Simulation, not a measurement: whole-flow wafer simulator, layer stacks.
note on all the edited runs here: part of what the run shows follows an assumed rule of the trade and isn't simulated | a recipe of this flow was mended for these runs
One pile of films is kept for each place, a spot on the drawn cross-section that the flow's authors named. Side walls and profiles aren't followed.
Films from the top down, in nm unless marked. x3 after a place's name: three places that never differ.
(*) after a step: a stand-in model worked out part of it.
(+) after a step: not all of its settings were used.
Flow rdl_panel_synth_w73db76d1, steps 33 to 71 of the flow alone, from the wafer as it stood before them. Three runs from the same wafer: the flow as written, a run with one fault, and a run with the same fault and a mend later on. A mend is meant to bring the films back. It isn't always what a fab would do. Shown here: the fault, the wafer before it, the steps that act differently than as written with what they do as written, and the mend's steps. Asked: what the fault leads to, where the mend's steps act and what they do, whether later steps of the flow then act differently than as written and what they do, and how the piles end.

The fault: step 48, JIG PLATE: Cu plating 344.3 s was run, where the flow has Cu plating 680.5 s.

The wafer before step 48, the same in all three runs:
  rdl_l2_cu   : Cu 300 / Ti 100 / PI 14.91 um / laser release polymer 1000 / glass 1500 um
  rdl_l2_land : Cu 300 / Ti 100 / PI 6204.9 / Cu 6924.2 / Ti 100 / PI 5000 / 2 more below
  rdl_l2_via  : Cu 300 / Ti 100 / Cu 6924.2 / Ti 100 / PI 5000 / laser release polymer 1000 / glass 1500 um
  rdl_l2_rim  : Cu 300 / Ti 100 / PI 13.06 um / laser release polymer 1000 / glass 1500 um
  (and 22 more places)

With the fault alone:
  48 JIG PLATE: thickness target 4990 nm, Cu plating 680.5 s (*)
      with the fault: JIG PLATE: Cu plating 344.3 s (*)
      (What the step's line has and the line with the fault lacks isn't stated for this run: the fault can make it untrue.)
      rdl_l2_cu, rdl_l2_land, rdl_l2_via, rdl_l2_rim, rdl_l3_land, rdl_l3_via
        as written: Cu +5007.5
        with the fault: Cu +2533.6
  Later steps of the flow that act differently than as written:
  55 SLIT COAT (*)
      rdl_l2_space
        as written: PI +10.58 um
        with the fault: PI +8604.6
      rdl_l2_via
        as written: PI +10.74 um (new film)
        with the fault: PI +9511.7 (new film)
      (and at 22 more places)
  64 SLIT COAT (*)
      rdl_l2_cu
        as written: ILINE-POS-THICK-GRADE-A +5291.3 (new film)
        with the fault: ILINE-POS-THICK-GRADE-A +5128.7 (new film)
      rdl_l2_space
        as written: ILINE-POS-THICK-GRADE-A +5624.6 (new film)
        with the fault: ILINE-POS-THICK-GRADE-A +5310.9 (new film)
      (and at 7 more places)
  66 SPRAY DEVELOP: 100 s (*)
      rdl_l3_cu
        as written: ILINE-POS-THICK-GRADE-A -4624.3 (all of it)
        with the fault: ILINE-POS-THICK-GRADE-A -4440.5 (all of it)
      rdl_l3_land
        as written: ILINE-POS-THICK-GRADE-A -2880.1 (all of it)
        with the fault: ILINE-POS-THICK-GRADE-A -3050.8 (all of it)
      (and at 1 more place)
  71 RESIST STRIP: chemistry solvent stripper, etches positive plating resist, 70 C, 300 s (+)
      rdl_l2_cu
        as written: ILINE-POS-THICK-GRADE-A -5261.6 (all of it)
        with the fault: ILINE-POS-THICK-GRADE-A -5099 (all of it)
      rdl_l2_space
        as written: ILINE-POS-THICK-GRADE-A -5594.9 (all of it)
        with the fault: ILINE-POS-THICK-GRADE-A -5281.2 (all of it)
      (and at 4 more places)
  At the end the piles differ from the flow's by more than 2% or 0.5 nm, whichever is larger, at field x11, rdl_l1_cu, rdl_l1_space and 13 more.
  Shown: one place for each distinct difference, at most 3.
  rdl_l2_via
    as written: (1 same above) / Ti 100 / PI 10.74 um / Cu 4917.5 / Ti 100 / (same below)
    with the fault: (1 same above) / Ti 100 / PI 9511.7 / Cu 2443.6 / Ti 100 / (same below)
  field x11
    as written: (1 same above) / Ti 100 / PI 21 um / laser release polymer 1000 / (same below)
    with the fault: (1 same above) / Ti 100 / PI 20.25 um / laser release polymer 1000 / (same below)
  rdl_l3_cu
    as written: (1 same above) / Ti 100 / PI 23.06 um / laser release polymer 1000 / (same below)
    with the fault: (1 same above) / Ti 100 / PI 21.25 um / laser release polymer 1000 / (same below)

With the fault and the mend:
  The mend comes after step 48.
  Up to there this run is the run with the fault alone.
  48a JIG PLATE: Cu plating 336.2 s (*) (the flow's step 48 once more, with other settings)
      rdl_l2_cu, rdl_l2_land, rdl_l2_via, rdl_l2_rim, rdl_l3_land, rdl_l3_via
        Cu +2474
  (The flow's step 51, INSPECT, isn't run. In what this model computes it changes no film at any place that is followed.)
  No later step of the flow acts differently than as written at any place that is followed.
  At the end the piles are the same as the flow's at every place that both follow.
